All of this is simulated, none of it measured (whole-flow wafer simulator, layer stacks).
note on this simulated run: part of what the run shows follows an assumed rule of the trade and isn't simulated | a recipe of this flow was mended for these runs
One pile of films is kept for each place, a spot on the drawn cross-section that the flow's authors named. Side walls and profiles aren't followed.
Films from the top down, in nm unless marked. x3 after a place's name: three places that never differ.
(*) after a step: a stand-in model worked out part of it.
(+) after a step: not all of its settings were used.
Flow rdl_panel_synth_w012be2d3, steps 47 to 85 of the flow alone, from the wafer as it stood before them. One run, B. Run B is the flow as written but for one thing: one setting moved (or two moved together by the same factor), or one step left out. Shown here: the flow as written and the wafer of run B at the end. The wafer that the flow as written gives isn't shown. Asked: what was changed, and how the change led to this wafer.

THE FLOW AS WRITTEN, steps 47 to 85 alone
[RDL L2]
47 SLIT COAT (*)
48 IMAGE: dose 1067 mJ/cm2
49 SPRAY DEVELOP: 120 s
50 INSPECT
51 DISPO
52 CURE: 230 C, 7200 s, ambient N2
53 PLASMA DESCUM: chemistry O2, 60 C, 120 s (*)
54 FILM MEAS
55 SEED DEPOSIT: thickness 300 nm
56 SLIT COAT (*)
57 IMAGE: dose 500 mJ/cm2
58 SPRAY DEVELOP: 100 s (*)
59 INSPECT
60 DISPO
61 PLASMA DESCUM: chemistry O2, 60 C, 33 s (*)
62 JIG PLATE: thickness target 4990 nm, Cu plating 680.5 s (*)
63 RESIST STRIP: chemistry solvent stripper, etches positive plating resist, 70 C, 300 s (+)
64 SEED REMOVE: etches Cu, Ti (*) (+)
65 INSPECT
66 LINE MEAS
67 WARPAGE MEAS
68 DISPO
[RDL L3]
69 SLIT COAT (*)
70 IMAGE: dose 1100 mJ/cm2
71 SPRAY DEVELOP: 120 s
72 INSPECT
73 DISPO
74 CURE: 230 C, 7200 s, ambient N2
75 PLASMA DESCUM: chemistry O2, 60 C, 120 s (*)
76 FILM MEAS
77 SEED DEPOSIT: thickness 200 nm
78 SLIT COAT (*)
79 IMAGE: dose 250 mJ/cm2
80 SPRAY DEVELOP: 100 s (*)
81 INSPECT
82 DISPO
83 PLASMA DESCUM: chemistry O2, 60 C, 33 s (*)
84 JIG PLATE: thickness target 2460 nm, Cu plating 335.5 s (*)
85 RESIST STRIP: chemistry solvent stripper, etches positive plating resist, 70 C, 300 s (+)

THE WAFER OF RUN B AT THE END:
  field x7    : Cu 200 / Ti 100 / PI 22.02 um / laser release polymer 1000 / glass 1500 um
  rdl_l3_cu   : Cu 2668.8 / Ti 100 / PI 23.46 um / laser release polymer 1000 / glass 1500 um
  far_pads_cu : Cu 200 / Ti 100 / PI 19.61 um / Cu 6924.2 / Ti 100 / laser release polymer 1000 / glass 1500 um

The cause: step 62, JIG PLATE: Cu plating 488.6 s was run, where the flow has Cu plating 680.5 s.

How the change led to this, step by step:
  62 JIG PLATE: thickness target 4990 nm, Cu plating 680.5 s (*)
      rdl_l2_cu, rdl_l2_land, rdl_l2_via, rdl_l2_rim, rdl_l3_land, rdl_l3_via: Cu +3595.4 (as written it would be: Cu +5007.5)
  69 SLIT COAT (*)
      rdl_l2_space: PI +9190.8 (as written it would be: PI +10.31 um)
      field x7, rdl_l4_land x2: PI +7500 (as written it would be: PI +7936.4)
      (and at 12 more places)
  78 SLIT COAT (*)
      rdl_l3_cu, rdl_l3_space: ILINE-POS-THICK-GRADE-A +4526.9 (new film) (as written it would be: ILINE-POS-THICK-GRADE-A +4624.3 (new film))
      rdl_l2_space: ILINE-POS-THICK-GRADE-A +5334.4 (new film) (as written it would be: ILINE-POS-THICK-GRADE-A +5535.4 (new film))
      (and at 4 more places)
  80 SPRAY DEVELOP: 100 s (*)
      rdl_l3_cu: ILINE-POS-THICK-GRADE-A -4526.9 (all of it) (as written it would be: ILINE-POS-THICK-GRADE-A -4624.3 (all of it))
      rdl_l3_land: ILINE-POS-THICK-GRADE-A -2970.7 (all of it) (as written it would be: ILINE-POS-THICK-GRADE-A -2880.1 (all of it))
  85 RESIST STRIP: chemistry solvent stripper, etches positive plating resist, 70 C, 300 s (+)
      rdl_l2_space: ILINE-POS-THICK-GRADE-A -5304.7 (all of it) (as written it would be: ILINE-POS-THICK-GRADE-A -5505.7 (all of it))
      rdl_l1_rim: ILINE-POS-THICK-GRADE-A -4870.1 (all of it) (as written it would be: ILINE-POS-THICK-GRADE-A -5069.9 (all of it))
      (and at 3 more places)
